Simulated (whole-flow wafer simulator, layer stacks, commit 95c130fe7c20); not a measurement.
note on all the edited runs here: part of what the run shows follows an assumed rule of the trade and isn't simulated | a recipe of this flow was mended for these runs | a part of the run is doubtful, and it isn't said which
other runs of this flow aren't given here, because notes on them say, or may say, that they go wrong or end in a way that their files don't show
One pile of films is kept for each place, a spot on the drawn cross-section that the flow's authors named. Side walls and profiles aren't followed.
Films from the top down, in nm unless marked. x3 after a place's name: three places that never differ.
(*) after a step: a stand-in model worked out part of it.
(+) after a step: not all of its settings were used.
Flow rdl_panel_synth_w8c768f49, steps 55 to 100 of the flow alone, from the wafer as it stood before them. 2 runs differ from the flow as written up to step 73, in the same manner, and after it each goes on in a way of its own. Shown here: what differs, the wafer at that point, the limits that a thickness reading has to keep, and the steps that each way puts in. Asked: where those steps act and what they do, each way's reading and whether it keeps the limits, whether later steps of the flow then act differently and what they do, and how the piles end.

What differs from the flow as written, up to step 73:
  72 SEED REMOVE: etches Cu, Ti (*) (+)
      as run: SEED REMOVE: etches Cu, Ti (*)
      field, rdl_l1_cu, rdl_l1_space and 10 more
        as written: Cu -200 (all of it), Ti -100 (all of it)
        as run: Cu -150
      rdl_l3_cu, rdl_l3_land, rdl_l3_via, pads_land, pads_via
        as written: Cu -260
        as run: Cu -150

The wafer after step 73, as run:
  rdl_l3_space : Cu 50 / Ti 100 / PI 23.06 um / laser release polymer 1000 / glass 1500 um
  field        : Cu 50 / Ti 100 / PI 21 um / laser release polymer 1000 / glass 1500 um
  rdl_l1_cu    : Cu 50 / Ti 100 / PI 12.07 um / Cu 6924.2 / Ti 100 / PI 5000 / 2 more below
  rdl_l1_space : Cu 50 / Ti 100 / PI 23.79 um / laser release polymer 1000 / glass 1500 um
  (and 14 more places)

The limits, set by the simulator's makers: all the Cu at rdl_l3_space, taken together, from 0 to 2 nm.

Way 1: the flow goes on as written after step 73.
  The reading after step 73: 50 nm, outside the limits.
  Later steps of the flow that act differently than as written (1 more step differs only slightly, by at most 2% or 0.5 nm, whichever is larger, and isn't shown):
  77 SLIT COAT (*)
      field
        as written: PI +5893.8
        this way: PI +5878.7 (new film)
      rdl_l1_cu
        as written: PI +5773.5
        this way: PI +5758.5 (new film)
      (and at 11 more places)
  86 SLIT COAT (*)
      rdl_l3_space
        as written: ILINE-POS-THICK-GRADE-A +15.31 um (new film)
        this way: ILINE-POS-THICK-GRADE-A +15.3 um (new film)
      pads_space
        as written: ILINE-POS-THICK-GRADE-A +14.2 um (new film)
        this way: ILINE-POS-THICK-GRADE-A +14.19 um (new film)
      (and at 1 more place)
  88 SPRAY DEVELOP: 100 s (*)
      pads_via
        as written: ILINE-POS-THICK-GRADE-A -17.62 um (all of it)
        this way: ILINE-POS-THICK-GRADE-A -17.63 um (all of it)
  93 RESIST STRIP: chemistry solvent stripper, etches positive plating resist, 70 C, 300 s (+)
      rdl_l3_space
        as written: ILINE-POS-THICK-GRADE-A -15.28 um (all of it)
        this way: ILINE-POS-THICK-GRADE-A -15.27 um (all of it)
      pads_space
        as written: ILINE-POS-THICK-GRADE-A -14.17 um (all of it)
        this way: ILINE-POS-THICK-GRADE-A -14.16 um (all of it)
  At the end the piles differ from the flow's by more than 2% or 0.5 nm, whichever is larger, at field, rdl_l1_cu, rdl_l1_space and 15 more.
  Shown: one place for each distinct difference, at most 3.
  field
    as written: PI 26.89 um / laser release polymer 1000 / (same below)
    this way: PI 5878.7 / Cu 50 / Ti 100 / PI 21 um / laser release polymer 1000 / (same below)
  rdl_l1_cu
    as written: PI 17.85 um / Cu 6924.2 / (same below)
    this way: PI 5758.5 / Cu 50 / Ti 100 / PI 12.07 um / Cu 6924.2 / (same below)
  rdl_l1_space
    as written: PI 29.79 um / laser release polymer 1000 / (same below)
    this way: PI 5981.5 / Cu 50 / Ti 100 / PI 23.79 um / laser release polymer 1000 / (same below)

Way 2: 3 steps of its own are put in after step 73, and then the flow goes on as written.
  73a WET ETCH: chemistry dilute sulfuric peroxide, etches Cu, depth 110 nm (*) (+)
      field, rdl_l1_cu, rdl_l1_space and 10 more
        Cu -50 (all of it)
      rdl_l3_cu, rdl_l3_land, rdl_l3_via, pads_land, pads_via
        Cu -110
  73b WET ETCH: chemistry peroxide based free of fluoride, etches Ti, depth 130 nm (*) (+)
      field, rdl_l1_cu, rdl_l1_space and 10 more
        Ti -100 (all of it)
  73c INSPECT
      changes no film at any place that is followed
  The reading after step 73c: 0 nm, within the limits.
  Later steps of the flow that act differently than as written:
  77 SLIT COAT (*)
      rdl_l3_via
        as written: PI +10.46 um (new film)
        this way: PI +10.37 um (new film)
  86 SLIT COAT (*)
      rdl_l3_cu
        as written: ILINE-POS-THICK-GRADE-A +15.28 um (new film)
        this way: ILINE-POS-THICK-GRADE-A +15.25 um (new film)
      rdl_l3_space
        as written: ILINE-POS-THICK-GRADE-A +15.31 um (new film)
        this way: ILINE-POS-THICK-GRADE-A +15.28 um (new film)
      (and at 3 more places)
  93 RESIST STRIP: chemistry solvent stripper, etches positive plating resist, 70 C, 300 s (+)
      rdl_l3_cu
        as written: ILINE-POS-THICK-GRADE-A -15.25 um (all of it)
        this way: ILINE-POS-THICK-GRADE-A -15.22 um (all of it)
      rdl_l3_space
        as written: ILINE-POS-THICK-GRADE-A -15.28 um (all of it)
        this way: ILINE-POS-THICK-GRADE-A -15.25 um (all of it)
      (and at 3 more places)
  At the end the piles differ from the flow's only slightly at the places that both follow, by at most 2% or 0.5 nm, whichever is larger.

Within the limits: way 2. Outside them: way 1.
